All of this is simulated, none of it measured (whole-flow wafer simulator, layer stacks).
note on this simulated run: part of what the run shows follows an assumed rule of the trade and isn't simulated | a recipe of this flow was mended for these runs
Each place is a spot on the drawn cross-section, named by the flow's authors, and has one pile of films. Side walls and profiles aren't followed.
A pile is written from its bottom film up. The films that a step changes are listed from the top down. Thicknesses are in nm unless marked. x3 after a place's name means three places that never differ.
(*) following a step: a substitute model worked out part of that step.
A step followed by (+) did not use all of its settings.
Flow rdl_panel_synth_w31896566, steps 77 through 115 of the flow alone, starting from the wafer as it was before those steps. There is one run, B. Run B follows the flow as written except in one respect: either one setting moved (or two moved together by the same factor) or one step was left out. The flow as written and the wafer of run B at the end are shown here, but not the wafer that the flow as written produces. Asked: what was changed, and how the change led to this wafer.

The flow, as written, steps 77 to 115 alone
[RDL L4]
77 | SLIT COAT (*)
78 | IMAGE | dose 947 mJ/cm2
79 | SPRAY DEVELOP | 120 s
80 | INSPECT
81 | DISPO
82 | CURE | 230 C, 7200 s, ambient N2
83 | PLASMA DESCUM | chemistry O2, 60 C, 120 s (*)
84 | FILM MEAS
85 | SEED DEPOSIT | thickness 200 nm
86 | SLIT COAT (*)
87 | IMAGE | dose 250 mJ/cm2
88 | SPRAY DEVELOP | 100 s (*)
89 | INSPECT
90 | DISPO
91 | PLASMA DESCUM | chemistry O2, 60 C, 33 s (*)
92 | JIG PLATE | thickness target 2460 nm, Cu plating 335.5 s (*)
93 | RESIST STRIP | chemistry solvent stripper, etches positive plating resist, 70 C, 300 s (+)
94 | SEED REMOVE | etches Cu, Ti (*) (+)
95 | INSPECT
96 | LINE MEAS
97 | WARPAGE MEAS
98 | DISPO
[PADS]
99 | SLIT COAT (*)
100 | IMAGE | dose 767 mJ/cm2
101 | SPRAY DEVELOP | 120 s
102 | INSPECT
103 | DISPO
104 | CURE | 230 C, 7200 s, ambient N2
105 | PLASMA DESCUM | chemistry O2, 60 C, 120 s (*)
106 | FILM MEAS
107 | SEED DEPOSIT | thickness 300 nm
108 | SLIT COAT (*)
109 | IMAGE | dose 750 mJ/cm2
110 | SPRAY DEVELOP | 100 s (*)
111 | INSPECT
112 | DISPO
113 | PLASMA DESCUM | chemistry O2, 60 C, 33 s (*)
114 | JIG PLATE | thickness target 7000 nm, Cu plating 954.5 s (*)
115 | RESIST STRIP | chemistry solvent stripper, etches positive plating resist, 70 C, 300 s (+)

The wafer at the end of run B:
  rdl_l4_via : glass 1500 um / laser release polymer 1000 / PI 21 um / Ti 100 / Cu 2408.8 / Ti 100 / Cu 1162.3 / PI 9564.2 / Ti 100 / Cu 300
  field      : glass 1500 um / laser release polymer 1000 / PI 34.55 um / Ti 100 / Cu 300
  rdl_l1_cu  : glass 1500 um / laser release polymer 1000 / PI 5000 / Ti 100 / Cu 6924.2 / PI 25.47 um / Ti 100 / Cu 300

Cause: step 92, JIG PLATE: Cu plating 166.1 s was run, though the flow has Cu plating 335.5 s.

How this came from the change, step by step:
  92 | JIG PLATE | thickness target 2460 nm, Cu plating 335.5 s (*)
      rdl_l4_cu, rdl_l4_land, rdl_l4_via, pads_land, pads_via: +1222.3 Cu (in the flow as written it would be: +2468.8 Cu)
  99 | SLIT COAT (*)
      rdl_l4_via: +9564.2 PI (new film) (in the flow as written it would be: +10.89 um PI (new film))
      field: +5437.5 PI (in the flow as written it would be: +5893.8 PI)
      (as well as at 19 more places)
  108 | SLIT COAT (*)
      rdl_l3_land: +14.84 um ILINE-POS-THICK-GRADE-A (new film) (in the flow as written it would be: +14.85 um ILINE-POS-THICK-GRADE-A (new film))
      rdl_l3_via: +14.79 um ILINE-POS-THICK-GRADE-A (new film) (in the flow as written it would be: +14.8 um ILINE-POS-THICK-GRADE-A (new film))
      (as well as at 8 more places)
  110 | SPRAY DEVELOP | 100 s (*)
      pads_cu: -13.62 um ILINE-POS-THICK-GRADE-A (all of it) (in the flow as written it would be: -13.68 um ILINE-POS-THICK-GRADE-A (all of it))
      pads_land: -13.22 um ILINE-POS-THICK-GRADE-A (all of it) (in the flow as written it would be: -13.11 um ILINE-POS-THICK-GRADE-A (all of it))
      (as well as at 1 more place)
  114 | JIG PLATE | thickness target 7000 nm, Cu plating 954.5 s (*)
      pads_via: +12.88 um Au/Ni/Cu (new film) (in the flow as written it would be: +12.72 um Au/Ni/Cu (new film))
  115 | RESIST STRIP | chemistry solvent stripper, etches positive plating resist, 70 C, 300 s (+)
      rdl_l1_space: -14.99 um ILINE-POS-THICK-GRADE-A (all of it) (in the flow as written it would be: -14.98 um ILINE-POS-THICK-GRADE-A (all of it))
      rdl_l3_space: -15.01 um ILINE-POS-THICK-GRADE-A (all of it) (in the flow as written it would be: -15 um ILINE-POS-THICK-GRADE-A (all of it))
      (as well as at 7 more places)
